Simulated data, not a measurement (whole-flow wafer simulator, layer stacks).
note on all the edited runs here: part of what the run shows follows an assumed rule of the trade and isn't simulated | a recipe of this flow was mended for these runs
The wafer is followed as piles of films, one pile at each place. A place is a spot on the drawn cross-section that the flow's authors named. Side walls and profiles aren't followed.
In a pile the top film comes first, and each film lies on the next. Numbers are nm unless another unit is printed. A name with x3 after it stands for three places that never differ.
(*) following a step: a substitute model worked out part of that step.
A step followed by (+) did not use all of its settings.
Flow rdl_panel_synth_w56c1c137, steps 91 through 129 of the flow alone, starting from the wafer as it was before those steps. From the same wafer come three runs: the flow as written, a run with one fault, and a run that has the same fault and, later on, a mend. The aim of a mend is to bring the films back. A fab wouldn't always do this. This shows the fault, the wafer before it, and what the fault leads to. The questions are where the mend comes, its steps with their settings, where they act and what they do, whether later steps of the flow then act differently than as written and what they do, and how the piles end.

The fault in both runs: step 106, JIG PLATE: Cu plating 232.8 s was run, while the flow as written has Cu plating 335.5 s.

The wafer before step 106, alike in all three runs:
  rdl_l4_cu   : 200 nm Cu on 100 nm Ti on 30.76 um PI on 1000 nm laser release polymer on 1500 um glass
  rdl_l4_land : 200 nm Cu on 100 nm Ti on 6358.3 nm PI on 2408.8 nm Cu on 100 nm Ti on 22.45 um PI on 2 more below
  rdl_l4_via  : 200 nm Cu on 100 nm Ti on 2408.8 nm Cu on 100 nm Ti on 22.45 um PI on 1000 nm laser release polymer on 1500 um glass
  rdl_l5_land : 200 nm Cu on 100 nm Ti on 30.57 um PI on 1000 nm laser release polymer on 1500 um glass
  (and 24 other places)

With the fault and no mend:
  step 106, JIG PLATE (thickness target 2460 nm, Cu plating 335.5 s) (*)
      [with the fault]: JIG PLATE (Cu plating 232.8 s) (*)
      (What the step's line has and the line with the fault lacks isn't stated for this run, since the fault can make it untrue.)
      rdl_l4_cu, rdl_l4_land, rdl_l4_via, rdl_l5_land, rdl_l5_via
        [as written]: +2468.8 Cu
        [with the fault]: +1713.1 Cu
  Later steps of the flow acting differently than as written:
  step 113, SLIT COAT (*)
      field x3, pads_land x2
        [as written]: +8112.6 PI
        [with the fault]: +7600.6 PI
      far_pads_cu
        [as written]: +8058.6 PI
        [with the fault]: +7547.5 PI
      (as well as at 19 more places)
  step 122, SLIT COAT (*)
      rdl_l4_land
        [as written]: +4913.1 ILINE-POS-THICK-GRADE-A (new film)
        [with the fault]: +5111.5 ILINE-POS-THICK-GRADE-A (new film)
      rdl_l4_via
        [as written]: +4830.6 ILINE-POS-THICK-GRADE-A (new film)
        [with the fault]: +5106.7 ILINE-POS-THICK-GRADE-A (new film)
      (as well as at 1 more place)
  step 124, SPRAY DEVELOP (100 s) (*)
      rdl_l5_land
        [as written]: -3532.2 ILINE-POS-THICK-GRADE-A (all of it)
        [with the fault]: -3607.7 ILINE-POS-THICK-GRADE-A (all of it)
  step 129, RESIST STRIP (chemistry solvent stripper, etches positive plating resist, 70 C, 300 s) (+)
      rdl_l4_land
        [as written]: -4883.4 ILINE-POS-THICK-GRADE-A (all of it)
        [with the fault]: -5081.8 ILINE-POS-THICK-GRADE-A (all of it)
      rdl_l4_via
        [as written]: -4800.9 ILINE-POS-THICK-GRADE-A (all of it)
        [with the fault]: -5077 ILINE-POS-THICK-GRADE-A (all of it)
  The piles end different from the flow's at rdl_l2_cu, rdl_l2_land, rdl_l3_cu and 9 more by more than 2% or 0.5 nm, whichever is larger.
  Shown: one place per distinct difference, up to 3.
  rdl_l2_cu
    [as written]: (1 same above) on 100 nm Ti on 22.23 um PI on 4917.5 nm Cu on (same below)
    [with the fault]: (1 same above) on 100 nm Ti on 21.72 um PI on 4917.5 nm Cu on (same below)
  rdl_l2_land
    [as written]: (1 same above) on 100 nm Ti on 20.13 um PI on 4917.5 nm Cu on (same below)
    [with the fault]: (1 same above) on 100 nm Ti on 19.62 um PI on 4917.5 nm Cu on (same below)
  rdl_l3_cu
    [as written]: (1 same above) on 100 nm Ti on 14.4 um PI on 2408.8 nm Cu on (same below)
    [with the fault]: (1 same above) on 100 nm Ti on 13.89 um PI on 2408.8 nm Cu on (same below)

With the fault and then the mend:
  The mend follows step 106.
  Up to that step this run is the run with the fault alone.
  step 106a, JIG PLATE (Cu plating 102.7 s) (*) (a further turn of the flow's step 106, with different settings)
      rdl_l4_cu, rdl_l4_land, rdl_l4_via, rdl_l5_land, rdl_l5_via
        +755.7 Cu
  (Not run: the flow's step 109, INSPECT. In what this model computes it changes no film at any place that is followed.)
  None of the later steps of the flow acts differently than as written at any place that is followed.
  The piles end the same as the flow's at every place that both follow.
